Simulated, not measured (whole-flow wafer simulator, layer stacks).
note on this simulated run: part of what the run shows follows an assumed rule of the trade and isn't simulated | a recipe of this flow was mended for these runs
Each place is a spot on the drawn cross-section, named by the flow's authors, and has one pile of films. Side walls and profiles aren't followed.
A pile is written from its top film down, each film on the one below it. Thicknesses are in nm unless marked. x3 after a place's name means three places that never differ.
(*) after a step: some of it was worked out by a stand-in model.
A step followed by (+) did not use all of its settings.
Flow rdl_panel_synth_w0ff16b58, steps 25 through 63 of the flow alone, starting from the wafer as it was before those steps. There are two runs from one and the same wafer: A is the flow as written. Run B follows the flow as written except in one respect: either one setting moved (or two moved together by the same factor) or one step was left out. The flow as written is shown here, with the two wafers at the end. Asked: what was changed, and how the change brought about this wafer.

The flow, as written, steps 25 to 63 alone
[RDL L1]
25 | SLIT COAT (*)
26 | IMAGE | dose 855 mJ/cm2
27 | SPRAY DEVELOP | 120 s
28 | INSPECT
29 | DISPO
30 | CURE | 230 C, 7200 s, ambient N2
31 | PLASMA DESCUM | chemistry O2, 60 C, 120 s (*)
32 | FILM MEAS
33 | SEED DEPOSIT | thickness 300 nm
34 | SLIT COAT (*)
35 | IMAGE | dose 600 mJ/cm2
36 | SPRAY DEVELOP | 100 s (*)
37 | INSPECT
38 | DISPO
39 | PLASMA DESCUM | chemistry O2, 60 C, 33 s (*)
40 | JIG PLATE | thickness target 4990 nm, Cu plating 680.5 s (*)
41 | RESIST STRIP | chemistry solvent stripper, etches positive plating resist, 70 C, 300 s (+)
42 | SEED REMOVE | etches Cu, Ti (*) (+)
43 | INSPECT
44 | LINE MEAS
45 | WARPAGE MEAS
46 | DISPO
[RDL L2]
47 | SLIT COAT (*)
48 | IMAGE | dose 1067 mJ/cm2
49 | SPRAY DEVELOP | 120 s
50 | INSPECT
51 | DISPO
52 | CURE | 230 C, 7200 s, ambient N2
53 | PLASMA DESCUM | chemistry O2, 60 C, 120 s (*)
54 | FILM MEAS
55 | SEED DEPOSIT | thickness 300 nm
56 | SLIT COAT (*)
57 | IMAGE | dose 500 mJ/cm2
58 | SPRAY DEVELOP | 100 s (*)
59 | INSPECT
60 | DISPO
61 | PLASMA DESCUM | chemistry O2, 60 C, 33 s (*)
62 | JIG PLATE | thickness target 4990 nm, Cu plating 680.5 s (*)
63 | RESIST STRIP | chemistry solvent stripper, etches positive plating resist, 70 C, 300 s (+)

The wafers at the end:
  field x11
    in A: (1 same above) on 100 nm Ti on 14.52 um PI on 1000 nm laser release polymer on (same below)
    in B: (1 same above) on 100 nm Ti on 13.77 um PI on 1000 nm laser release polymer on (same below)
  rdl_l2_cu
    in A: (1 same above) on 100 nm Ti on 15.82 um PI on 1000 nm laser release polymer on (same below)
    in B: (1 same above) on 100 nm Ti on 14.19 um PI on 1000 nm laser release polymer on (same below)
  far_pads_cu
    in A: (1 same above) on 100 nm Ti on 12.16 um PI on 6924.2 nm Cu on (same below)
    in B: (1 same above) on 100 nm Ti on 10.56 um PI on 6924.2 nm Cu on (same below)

Cause: step 40, JIG PLATE: Cu plating 224.6 s was run, whereas the flow has Cu plating 680.5 s.

The path from the change to this, step by step:
  40 | JIG PLATE | thickness target 4990 nm, Cu plating 680.5 s (*)
      rdl_l1_cu, rdl_l1_land, rdl_l1_via, rdl_l1_rim, rdl_l2_land, rdl_l2_via: A Cu gains 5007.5 | B Cu gains 1652.7
  47 | SLIT COAT (*)
      field x11, rdl_l2_rim x3: A PI gains 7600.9 | B PI gains 6856.6
      rdl_l2_cu, rdl_l2_space: A PI gains 8899.9 | B PI gains 7277
      (and at 7 other places as well)
  56 | SLIT COAT (*)
      rdl_l1_via: A ILINE-POS-THICK-GRADE-A gains 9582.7 (new film) | B ILINE-POS-THICK-GRADE-A gains 10.23 um (new film)
      far_pads_cu: A ILINE-POS-THICK-GRADE-A gains 9933.1 (new film) | B ILINE-POS-THICK-GRADE-A gains 9486 (new film)
      (and at 8 other places as well)
  58 | SPRAY DEVELOP | 100 s (*)
      rdl_l2_cu: A ILINE-POS-THICK-GRADE-A loses 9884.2 (all of it) | B ILINE-POS-THICK-GRADE-A loses 9447 (all of it)
      rdl_l2_land: A ILINE-POS-THICK-GRADE-A loses 7416.3 (all of it) | B ILINE-POS-THICK-GRADE-A loses 7926 (all of it)
      (and at 1 other place as well)
  63 | RESIST STRIP | chemistry solvent stripper, etches positive plating resist, 70 C, 300 s (+)
      rdl_l1_via: A ILINE-POS-THICK-GRADE-A loses 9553 (all of it) | B ILINE-POS-THICK-GRADE-A loses 10.2 um (all of it)
      far_pads_cu: A ILINE-POS-THICK-GRADE-A loses 9903.4 (all of it) | B ILINE-POS-THICK-GRADE-A loses 9456.3 (all of it)
      (and at 5 other places as well)
